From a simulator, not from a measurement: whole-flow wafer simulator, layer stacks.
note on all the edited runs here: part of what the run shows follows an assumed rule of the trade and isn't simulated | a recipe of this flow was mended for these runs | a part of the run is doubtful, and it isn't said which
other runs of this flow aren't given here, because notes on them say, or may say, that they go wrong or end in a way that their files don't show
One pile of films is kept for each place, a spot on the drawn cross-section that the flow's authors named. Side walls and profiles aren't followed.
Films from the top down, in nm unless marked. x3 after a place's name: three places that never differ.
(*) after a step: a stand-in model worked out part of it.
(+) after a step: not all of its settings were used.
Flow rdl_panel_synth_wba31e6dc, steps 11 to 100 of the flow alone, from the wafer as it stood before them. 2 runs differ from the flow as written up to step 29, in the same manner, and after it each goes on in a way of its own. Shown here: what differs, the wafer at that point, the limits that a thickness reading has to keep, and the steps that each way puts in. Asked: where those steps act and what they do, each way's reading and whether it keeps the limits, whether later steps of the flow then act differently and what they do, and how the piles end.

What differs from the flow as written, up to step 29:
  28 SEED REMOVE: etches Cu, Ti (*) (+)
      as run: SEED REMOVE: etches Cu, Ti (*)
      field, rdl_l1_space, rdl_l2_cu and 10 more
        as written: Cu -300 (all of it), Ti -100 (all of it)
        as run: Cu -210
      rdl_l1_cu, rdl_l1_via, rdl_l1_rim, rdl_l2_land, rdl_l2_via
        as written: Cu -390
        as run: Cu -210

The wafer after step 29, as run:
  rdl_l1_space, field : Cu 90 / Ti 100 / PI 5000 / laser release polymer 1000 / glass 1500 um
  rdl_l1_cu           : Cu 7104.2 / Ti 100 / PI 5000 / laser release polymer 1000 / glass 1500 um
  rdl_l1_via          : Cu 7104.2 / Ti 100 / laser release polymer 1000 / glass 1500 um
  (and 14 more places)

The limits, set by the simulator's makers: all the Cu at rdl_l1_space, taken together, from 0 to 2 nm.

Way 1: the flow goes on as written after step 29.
  The reading after step 29: 90 nm, outside the limits.
  Later steps of the flow that act differently than as written (4 more steps differ only slightly, by at most 2% or 0.5 nm, whichever is larger, and aren't shown):
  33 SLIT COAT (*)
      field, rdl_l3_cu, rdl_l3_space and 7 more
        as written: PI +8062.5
        this way: PI +8060.2 (new film)
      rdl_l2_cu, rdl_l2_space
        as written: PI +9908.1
        this way: PI +9903 (new film)
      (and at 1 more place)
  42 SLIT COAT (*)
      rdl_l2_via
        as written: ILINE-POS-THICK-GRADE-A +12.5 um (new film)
        this way: ILINE-POS-THICK-GRADE-A +12.51 um (new film)
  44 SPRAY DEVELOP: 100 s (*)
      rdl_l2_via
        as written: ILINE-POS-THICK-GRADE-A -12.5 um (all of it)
        this way: ILINE-POS-THICK-GRADE-A -12.51 um (all of it)
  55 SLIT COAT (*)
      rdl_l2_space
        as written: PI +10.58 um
        this way: PI +10.57 um
  At the end the piles differ from the flow's by more than 2% or 0.5 nm, whichever is larger, at field, rdl_l1_cu, rdl_l1_space and 15 more.
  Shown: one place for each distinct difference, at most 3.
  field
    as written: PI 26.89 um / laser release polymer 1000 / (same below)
    this way: PI 21.89 um / Cu 90 / Ti 100 / PI 5000 / laser release polymer 1000 / (same below)
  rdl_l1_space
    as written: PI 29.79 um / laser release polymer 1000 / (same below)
    this way: PI 24.78 um / Cu 90 / Ti 100 / PI 5000 / laser release polymer 1000 / (same below)
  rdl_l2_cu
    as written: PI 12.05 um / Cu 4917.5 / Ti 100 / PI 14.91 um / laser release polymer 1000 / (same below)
    this way: PI 12.05 um / Cu 4917.5 / Ti 100 / PI 9903 / Cu 90 / Ti 100 / PI 5000 / laser release polymer 1000 / (same below)

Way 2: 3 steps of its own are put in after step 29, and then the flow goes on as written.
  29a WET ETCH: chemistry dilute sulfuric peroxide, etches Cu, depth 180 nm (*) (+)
      field, rdl_l1_space, rdl_l2_cu and 10 more
        Cu -90 (all of it)
      rdl_l1_cu, rdl_l1_via, rdl_l1_rim, rdl_l2_land, rdl_l2_via
        Cu -180
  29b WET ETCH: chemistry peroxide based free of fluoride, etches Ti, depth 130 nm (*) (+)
      field, rdl_l1_space, rdl_l2_cu and 10 more
        Ti -100 (all of it)
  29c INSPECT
      changes no film at any place that is followed
  The reading after step 29c: 0 nm, within the limits.
  Later steps of the flow that act differently than as written (6 more steps differ only slightly, by at most 2% or 0.5 nm, whichever is larger, and aren't shown):
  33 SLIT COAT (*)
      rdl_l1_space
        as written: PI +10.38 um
        this way: PI +10.37 um
  At the end the piles differ from the flow's only slightly at the places that both follow, by at most 2% or 0.5 nm, whichever is larger.

Within the limits: way 2. Outside them: way 1.
